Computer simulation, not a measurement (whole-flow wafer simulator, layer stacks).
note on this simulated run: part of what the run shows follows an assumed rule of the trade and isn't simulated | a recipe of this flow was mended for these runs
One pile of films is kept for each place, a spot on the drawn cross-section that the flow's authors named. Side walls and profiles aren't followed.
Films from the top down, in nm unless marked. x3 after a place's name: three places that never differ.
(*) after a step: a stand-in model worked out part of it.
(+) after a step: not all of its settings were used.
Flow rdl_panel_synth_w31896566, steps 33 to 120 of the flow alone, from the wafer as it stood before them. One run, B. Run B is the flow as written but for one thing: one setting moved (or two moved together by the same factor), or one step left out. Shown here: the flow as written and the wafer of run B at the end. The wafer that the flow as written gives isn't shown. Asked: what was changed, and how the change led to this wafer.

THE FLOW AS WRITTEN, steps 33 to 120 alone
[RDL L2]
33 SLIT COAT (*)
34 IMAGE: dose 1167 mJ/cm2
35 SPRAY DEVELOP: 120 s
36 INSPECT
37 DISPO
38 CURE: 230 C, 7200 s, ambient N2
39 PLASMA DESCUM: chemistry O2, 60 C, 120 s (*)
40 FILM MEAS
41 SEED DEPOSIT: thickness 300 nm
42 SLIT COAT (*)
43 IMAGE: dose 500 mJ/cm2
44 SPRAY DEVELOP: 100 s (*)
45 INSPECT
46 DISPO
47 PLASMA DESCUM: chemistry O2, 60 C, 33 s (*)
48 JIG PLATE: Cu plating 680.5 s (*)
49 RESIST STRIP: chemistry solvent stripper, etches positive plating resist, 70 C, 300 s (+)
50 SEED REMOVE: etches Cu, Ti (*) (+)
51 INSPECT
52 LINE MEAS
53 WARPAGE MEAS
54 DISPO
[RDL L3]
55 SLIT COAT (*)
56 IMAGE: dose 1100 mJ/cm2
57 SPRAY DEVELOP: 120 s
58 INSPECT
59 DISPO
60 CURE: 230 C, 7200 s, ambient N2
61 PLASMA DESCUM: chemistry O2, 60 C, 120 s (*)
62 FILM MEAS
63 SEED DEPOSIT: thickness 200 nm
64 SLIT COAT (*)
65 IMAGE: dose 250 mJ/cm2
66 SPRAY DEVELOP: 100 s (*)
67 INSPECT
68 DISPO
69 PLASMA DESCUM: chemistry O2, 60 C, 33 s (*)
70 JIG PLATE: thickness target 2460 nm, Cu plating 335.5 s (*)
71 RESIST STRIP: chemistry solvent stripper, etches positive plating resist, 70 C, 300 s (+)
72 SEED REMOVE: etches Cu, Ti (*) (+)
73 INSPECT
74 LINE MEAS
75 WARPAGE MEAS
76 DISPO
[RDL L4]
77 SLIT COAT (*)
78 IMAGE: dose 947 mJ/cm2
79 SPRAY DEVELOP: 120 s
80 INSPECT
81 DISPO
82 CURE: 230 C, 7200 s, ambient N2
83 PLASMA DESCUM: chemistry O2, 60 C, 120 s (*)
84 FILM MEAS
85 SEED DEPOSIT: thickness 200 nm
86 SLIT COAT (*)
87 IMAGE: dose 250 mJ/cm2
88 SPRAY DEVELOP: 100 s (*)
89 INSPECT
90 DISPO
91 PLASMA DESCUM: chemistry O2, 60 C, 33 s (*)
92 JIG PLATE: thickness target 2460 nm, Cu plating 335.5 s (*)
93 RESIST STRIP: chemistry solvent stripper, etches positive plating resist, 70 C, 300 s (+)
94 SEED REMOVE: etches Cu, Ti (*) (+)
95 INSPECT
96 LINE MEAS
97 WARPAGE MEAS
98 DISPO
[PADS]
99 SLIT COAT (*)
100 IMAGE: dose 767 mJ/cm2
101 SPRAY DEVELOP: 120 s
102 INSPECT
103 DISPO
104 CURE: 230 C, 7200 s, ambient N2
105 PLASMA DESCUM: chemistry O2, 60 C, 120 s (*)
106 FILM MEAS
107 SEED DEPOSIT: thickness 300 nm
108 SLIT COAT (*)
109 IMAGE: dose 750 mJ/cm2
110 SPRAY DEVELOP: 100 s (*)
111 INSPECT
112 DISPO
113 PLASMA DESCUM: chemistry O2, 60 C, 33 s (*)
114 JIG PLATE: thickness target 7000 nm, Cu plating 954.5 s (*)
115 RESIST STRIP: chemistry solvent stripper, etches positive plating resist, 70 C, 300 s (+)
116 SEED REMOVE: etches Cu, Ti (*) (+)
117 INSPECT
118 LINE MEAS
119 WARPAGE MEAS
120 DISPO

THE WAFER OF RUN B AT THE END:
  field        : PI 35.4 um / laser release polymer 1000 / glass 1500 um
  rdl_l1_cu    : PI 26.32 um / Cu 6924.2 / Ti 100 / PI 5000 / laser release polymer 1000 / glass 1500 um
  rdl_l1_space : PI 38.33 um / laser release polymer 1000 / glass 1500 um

The cause: step 48, JIG PLATE: Cu plating 843.8 s was run, where the flow has Cu plating 680.5 s.

How the change led to this, step by step:
  48 JIG PLATE: Cu plating 680.5 s (*)
      rdl_l2_cu, rdl_l2_land, rdl_l2_via, rdl_l2_rim, rdl_l3_land, rdl_l3_via: Cu +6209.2 (as written it would be: Cu +5007.5)
  55 SLIT COAT (*)
      rdl_l3_cu, rdl_l3_space: PI +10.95 um (as written it would be: PI +9998.1)
      rdl_l1_rim: PI +10.08 um (as written it would be: PI +9173.5)
      (and at 16 more places)
  64 SLIT COAT (*)
      rdl_l2_via: ILINE-POS-THICK-GRADE-A +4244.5 (new film) (as written it would be: ILINE-POS-THICK-GRADE-A +4385.9 (new film))
      rdl_l3_land: ILINE-POS-THICK-GRADE-A +2817.5 (new film) (as written it would be: ILINE-POS-THICK-GRADE-A +2880.1 (new film))
  66 SPRAY DEVELOP: 100 s (*)
      rdl_l3_land: ILINE-POS-THICK-GRADE-A -2817.5 (all of it) (as written it would be: ILINE-POS-THICK-GRADE-A -2880.1 (all of it))
  71 RESIST STRIP: chemistry solvent stripper, etches positive plating resist, 70 C, 300 s (+)
      rdl_l2_via: ILINE-POS-THICK-GRADE-A -4214.8 (all of it) (as written it would be: ILINE-POS-THICK-GRADE-A -4356.2 (all of it))
  77 SLIT COAT (*)
      rdl_l3_land: PI +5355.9 (new film) (as written it would be: PI +5476.5 (new film))
      rdl_l3_via: PI +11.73 um (new film) (as written it would be: PI +11.89 um (new film))
  108 SLIT COAT (*)
      rdl_l2_cu, rdl_l2_space: ILINE-POS-THICK-GRADE-A +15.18 um (new film) (as written it would be: ILINE-POS-THICK-GRADE-A +15.16 um (new film))
      rdl_l2_land: ILINE-POS-THICK-GRADE-A +14.83 um (new film) (as written it would be: ILINE-POS-THICK-GRADE-A +14.84 um (new film))
      (and at 5 more places)
  115 RESIST STRIP: chemistry solvent stripper, etches positive plating resist, 70 C, 300 s (+)
      rdl_l2_cu, rdl_l2_space: ILINE-POS-THICK-GRADE-A -15.15 um (all of it) (as written it would be: ILINE-POS-THICK-GRADE-A -15.13 um (all of it))
      rdl_l2_land: ILINE-POS-THICK-GRADE-A -14.8 um (all of it) (as written it would be: ILINE-POS-THICK-GRADE-A -14.81 um (all of it))
      (and at 5 more places)
